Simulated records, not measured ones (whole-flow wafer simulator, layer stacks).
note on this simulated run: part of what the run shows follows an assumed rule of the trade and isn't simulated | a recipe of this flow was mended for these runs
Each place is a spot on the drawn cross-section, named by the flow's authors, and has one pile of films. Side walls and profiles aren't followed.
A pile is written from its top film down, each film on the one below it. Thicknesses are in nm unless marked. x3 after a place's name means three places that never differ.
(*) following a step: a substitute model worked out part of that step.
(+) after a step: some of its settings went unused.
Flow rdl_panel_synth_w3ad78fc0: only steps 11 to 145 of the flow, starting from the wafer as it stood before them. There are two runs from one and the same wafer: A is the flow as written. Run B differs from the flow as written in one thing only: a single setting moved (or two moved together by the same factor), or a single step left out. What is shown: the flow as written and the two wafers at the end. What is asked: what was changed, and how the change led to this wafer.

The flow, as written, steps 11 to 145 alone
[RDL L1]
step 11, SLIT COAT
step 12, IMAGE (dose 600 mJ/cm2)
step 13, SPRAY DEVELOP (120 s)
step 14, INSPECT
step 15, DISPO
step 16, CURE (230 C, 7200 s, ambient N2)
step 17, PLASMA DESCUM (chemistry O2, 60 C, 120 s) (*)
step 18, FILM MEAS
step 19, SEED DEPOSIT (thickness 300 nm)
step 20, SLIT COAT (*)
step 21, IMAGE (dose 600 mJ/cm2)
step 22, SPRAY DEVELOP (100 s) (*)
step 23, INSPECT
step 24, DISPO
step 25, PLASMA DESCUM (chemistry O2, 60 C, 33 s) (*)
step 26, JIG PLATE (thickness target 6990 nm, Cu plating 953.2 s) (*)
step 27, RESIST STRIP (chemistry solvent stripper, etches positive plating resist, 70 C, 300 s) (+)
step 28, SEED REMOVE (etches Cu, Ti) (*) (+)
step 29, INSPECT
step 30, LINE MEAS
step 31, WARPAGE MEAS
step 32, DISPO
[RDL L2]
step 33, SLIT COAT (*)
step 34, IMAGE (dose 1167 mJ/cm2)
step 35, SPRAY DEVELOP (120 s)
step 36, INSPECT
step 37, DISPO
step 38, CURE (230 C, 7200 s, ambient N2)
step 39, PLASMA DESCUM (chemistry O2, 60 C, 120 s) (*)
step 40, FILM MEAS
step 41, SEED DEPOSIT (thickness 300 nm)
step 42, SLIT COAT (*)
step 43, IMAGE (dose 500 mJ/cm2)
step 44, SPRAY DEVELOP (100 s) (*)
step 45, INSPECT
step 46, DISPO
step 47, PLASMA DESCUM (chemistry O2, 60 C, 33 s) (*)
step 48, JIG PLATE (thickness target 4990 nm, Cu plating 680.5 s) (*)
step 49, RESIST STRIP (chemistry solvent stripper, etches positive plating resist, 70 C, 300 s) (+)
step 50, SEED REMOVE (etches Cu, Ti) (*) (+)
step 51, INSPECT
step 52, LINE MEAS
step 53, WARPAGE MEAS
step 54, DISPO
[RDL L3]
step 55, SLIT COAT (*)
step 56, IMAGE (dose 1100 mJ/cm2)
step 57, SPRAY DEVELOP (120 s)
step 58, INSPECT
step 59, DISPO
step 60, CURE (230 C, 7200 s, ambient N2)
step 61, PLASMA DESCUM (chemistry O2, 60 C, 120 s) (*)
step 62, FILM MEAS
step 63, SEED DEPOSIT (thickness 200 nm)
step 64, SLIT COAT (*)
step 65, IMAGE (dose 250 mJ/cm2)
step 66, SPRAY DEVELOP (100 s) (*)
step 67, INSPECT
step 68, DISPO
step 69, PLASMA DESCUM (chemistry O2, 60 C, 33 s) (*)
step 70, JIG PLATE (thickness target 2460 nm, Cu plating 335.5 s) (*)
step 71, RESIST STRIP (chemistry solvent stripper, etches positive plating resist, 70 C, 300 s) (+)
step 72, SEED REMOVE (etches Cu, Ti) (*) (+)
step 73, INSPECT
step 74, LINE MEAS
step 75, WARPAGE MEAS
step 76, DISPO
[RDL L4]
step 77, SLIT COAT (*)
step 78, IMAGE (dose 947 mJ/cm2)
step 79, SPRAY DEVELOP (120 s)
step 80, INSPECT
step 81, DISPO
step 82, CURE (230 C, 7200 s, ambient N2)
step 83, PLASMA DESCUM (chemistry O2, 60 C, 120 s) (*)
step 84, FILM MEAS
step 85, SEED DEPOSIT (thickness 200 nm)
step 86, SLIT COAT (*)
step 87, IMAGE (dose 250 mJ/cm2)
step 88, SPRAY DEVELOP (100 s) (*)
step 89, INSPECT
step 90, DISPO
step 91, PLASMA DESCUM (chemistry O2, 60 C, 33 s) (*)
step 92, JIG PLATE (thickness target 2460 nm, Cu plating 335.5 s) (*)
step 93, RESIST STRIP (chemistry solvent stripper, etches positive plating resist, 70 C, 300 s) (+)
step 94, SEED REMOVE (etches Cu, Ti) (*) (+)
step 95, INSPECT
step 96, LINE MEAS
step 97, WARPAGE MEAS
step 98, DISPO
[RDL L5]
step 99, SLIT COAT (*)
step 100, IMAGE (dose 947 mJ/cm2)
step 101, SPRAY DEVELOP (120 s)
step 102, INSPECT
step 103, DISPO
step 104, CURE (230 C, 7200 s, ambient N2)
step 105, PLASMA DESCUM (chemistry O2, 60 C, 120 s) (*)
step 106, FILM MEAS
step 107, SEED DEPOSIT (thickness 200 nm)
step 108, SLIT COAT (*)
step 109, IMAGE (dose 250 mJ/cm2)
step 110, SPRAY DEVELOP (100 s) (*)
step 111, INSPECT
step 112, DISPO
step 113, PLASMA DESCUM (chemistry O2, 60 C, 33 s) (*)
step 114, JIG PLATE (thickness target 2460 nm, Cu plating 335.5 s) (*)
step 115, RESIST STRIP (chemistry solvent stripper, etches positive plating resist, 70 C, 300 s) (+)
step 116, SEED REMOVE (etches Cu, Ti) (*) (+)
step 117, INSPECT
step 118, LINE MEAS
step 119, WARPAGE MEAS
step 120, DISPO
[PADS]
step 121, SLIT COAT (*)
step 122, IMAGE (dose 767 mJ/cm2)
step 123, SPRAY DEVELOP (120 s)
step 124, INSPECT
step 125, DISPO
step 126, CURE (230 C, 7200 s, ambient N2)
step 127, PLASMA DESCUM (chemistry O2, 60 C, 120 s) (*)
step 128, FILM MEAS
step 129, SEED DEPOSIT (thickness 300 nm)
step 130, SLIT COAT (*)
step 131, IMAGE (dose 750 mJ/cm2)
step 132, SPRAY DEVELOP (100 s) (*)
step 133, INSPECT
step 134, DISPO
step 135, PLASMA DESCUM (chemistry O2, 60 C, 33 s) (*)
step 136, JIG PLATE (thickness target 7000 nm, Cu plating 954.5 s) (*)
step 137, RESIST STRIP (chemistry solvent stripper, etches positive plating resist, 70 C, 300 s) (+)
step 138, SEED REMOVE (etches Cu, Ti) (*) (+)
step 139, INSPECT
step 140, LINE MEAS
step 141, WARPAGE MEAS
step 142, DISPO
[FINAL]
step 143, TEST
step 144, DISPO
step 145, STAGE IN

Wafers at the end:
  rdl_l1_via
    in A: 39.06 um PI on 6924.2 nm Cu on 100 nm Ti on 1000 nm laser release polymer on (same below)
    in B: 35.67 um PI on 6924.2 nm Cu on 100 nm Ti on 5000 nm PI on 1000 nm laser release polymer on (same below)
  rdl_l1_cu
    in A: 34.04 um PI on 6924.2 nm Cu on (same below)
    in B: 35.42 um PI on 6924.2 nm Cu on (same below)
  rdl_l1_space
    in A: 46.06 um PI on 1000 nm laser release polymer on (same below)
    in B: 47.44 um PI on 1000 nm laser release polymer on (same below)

Cause: step 13, SPRAY DEVELOP: 120 s, was not run.

How this came from the change, step by step:
  step 20, SLIT COAT (*)
      rdl_l1_cu: A +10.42 um ILINE-POS-THICK-GRADE-A (new film) | B +12 um ILINE-POS-THICK-GRADE-A (new film)
      rdl_l1_space: A +10.94 um ILINE-POS-THICK-GRADE-A (new film) | B +12 um ILINE-POS-THICK-GRADE-A (new film)
      (as well as at 1 more place)
  step 22, SPRAY DEVELOP (100 s) (*)
      rdl_l1_cu: A -10.42 um ILINE-POS-THICK-GRADE-A (all of it) | B -12 um ILINE-POS-THICK-GRADE-A (all of it)
      rdl_l1_via: A -13.83 um ILINE-POS-THICK-GRADE-A (all of it) | B -12 um ILINE-POS-THICK-GRADE-A (all of it)
  step 27, RESIST STRIP (chemistry solvent stripper, etches positive plating resist, 70 C, 300 s) (+)
      rdl_l1_space: A -10.91 um ILINE-POS-THICK-GRADE-A (all of it) | B -11.97 um ILINE-POS-THICK-GRADE-A (all of it)
  step 33, SLIT COAT (*)
      rdl_l1_cu: A +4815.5 PI (new film) | B +5406.8 PI (new film)
      rdl_l1_space: A +10.38 um PI | B +10.99 um PI
      (as well as at 1 more place)
  step 42, SLIT COAT (*)
      rdl_l1_via: A +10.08 um ILINE-POS-THICK-GRADE-A (new film) | B +9151.1 ILINE-POS-THICK-GRADE-A (new film)
      rdl_l1_cu: A +9269.6 ILINE-POS-THICK-GRADE-A (new film) | B +9750.6 ILINE-POS-THICK-GRADE-A (new film)
      (as well as at 1 more place)
  step 49, RESIST STRIP (chemistry solvent stripper, etches positive plating resist, 70 C, 300 s) (+)
      rdl_l1_via: A -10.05 um ILINE-POS-THICK-GRADE-A (all of it) | B -9121.4 ILINE-POS-THICK-GRADE-A (all of it)
      rdl_l1_cu: A -9239.9 ILINE-POS-THICK-GRADE-A (all of it) | B -9720.9 ILINE-POS-THICK-GRADE-A (all of it)
      (as well as at 1 more place)
  step 55, SLIT COAT (*)
      rdl_l1_cu: A +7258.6 PI | B +7654.9 PI
      rdl_l1_space: A +8409.5 PI | B +8803.7 PI
      (as well as at 1 more place)
  step 64, SLIT COAT (*)
      rdl_l1_cu: A +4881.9 ILINE-POS-THICK-GRADE-A (new film) | B +5125.2 ILINE-POS-THICK-GRADE-A (new film)
      rdl_l1_space: A +5109.9 ILINE-POS-THICK-GRADE-A (new film) | B +5345.3 ILINE-POS-THICK-GRADE-A (new film)
      (as well as at 1 more place)
  step 71, RESIST STRIP (chemistry solvent stripper, etches positive plating resist, 70 C, 300 s) (+)
      rdl_l1_cu: A -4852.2 ILINE-POS-THICK-GRADE-A (all of it) | B -5095.5 ILINE-POS-THICK-GRADE-A (all of it)
      rdl_l1_space: A -5080.2 ILINE-POS-THICK-GRADE-A (all of it) | B -5315.6 ILINE-POS-THICK-GRADE-A (all of it)
      (as well as at 1 more place)
  step 77, SLIT COAT (*)
      rdl_l1_cu: A +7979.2 PI | B +8197.8 PI
      rdl_l1_space: A +8225.4 PI | B +8435.5 PI
      (as well as at 1 more place)
  step 86, SLIT COAT (*)
      rdl_l1_cu: A +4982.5 ILINE-POS-THICK-GRADE-A (new film) | B +5114.4 ILINE-POS-THICK-GRADE-A (new film)
      rdl_l1_space: A +5029.9 ILINE-POS-THICK-GRADE-A (new film) | B +5155.1 ILINE-POS-THICK-GRADE-A (new film)
      (as well as at 1 more place)
  step 93, RESIST STRIP (chemistry solvent stripper, etches positive plating resist, 70 C, 300 s) (+)
      rdl_l1_cu: A -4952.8 ILINE-POS-THICK-GRADE-A (all of it) | B -5084.7 ILINE-POS-THICK-GRADE-A (all of it)
      rdl_l1_space: A -5000.2 ILINE-POS-THICK-GRADE-A (all of it) | B -5125.4 ILINE-POS-THICK-GRADE-A (all of it)
      (as well as at 1 more place)
  step 99, SLIT COAT (*)
      rdl_l1_via: A +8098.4 PI | B +7867.6 PI
  step 108, SLIT COAT (*)
      rdl_l1_via: A +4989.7 ILINE-POS-THICK-GRADE-A (new film) | B +4860.6 ILINE-POS-THICK-GRADE-A (new film)
  step 115, RESIST STRIP (chemistry solvent stripper, etches positive plating resist, 70 C, 300 s) (+)
      rdl_l1_via: A -4960 ILINE-POS-THICK-GRADE-A (all of it) | B -4830.9 ILINE-POS-THICK-GRADE-A (all of it)
  step 130, SLIT COAT (*)
      rdl_l1_cu: A +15 um ILINE-POS-THICK-GRADE-A (new film) | B +15.05 um ILINE-POS-THICK-GRADE-A (new film)
      rdl_l1_space: A +15.01 um ILINE-POS-THICK-GRADE-A (new film) | B +15.05 um ILINE-POS-THICK-GRADE-A (new film)
      (as well as at 1 more place)
  step 137, RESIST STRIP (chemistry solvent stripper, etches positive plating resist, 70 C, 300 s) (+)
      rdl_l1_cu: A -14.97 um ILINE-POS-THICK-GRADE-A (all of it) | B -15.02 um ILINE-POS-THICK-GRADE-A (all of it)
      rdl_l1_space: A -14.98 um ILINE-POS-THICK-GRADE-A (all of it) | B -15.02 um ILINE-POS-THICK-GRADE-A (all of it)
      (as well as at 1 more place)
